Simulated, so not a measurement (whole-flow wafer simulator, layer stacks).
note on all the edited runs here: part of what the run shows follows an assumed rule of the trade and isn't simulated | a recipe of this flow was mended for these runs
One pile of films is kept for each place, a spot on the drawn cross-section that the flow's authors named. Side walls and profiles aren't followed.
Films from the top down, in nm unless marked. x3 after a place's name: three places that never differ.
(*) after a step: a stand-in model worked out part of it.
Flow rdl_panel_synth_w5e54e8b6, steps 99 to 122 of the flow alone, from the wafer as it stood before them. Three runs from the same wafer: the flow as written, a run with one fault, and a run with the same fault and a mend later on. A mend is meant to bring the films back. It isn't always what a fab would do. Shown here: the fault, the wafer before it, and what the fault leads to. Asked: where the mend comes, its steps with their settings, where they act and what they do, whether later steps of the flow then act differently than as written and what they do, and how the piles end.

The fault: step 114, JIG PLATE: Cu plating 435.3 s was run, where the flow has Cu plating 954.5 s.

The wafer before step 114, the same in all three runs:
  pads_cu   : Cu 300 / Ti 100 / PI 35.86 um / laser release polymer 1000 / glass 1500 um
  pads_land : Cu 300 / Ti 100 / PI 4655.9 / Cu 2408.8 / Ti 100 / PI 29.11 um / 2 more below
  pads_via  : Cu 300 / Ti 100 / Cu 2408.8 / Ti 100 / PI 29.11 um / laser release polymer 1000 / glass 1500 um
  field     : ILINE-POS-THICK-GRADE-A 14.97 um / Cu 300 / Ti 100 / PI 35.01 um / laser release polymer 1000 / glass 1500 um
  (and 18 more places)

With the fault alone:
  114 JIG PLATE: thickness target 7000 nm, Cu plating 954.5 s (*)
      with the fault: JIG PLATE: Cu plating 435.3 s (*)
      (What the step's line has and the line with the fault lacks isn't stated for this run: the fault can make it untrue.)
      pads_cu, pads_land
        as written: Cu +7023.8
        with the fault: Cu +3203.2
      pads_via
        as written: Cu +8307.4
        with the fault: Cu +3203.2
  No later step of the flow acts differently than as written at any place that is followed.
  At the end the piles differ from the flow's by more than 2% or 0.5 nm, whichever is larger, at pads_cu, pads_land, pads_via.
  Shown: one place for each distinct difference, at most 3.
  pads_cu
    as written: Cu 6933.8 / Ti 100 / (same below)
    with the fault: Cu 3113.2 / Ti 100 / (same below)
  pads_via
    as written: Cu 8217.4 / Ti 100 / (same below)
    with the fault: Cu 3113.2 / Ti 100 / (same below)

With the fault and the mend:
  The mend comes after step 114.
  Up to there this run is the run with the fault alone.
  114a JIG PLATE: Cu plating 519.2 s (*) (the flow's step 114 once more, with other settings)
      pads_cu, pads_land
        Cu +3820.6
      pads_via
        Cu +5104.2
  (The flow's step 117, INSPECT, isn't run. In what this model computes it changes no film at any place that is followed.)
  No later step of the flow acts differently than as written at any place that is followed.
  At the end the piles are the same as the flow's at every place that both follow.
